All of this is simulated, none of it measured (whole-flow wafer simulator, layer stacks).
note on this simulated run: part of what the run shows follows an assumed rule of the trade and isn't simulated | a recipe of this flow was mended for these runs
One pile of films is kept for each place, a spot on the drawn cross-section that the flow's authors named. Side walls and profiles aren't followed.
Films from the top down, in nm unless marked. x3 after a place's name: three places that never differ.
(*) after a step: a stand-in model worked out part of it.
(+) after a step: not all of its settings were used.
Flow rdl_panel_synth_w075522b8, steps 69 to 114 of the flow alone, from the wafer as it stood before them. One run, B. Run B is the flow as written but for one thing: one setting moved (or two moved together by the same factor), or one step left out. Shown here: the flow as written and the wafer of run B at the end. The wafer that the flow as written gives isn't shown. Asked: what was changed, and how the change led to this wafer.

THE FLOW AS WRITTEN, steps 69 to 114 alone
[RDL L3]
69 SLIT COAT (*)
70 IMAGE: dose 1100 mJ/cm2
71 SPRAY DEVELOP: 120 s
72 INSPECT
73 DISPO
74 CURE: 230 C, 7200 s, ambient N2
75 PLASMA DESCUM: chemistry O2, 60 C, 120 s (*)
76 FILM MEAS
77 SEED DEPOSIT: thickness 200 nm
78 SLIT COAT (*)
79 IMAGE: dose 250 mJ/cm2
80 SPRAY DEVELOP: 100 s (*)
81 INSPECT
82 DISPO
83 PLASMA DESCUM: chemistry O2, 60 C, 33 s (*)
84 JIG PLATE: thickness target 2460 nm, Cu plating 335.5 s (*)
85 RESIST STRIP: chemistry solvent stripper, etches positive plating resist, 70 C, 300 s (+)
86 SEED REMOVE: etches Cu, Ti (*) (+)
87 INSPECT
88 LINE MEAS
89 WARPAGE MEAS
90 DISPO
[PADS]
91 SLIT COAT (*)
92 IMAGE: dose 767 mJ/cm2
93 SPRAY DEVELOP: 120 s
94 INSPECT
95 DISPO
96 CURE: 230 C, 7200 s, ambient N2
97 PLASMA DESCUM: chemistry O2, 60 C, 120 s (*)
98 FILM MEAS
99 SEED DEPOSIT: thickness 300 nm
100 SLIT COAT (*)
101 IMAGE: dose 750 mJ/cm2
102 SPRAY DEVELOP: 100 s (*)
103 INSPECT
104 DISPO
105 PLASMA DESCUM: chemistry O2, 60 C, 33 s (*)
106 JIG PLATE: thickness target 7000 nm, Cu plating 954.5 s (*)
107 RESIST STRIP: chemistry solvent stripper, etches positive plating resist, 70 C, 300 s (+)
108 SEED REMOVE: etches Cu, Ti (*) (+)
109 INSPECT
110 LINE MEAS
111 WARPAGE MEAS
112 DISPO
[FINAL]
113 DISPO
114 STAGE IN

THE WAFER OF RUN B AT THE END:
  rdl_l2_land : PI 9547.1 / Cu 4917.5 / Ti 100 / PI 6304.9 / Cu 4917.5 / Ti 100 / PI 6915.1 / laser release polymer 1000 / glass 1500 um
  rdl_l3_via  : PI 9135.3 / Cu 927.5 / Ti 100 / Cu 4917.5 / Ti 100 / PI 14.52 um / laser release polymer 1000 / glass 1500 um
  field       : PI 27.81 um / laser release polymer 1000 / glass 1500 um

The cause: step 84, JIG PLATE: Cu plating 134.2 s was run, where the flow has Cu plating 335.5 s.

How the change led to this, step by step:
  84 JIG PLATE: thickness target 2460 nm, Cu plating 335.5 s (*)
      rdl_l3_cu, rdl_l3_land, rdl_l3_via, pads_land, pads_via: Cu +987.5 (as written it would be: Cu +2468.8)
  91 SLIT COAT (*)
      rdl_l3_via: PI +9135.3 (new film) (as written it would be: PI +10.46 um (new film))
      field: PI +5354.3 (as written it would be: PI +5893.8)
      (and at 16 more places)
  100 SLIT COAT (*)
      far_pads_cu: ILINE-POS-THICK-GRADE-A +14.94 um (new film) (as written it would be: ILINE-POS-THICK-GRADE-A +14.95 um (new film))
      rdl_l1_space: ILINE-POS-THICK-GRADE-A +15.29 um (new film) (as written it would be: ILINE-POS-THICK-GRADE-A +15.28 um (new film))
      (and at 13 more places)
  102 SPRAY DEVELOP: 100 s (*)
      pads_cu: ILINE-POS-THICK-GRADE-A -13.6 um (all of it) (as written it would be: ILINE-POS-THICK-GRADE-A -13.68 um (all of it))
      pads_land: ILINE-POS-THICK-GRADE-A -13.24 um (all of it) (as written it would be: ILINE-POS-THICK-GRADE-A -13.11 um (all of it))
      (and at 1 more place)
  106 JIG PLATE: thickness target 7000 nm, Cu plating 954.5 s (*)
      pads_via: Cu +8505 (as written it would be: Cu +8307.4)
  107 RESIST STRIP: chemistry solvent stripper, etches positive plating resist, 70 C, 300 s (+)
      rdl_l1_space: ILINE-POS-THICK-GRADE-A -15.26 um (all of it) (as written it would be: ILINE-POS-THICK-GRADE-A -15.25 um (all of it))
      rdl_l1_land: ILINE-POS-THICK-GRADE-A -14.63 um (all of it) (as written it would be: ILINE-POS-THICK-GRADE-A -14.64 um (all of it))
      (and at 10 more places)
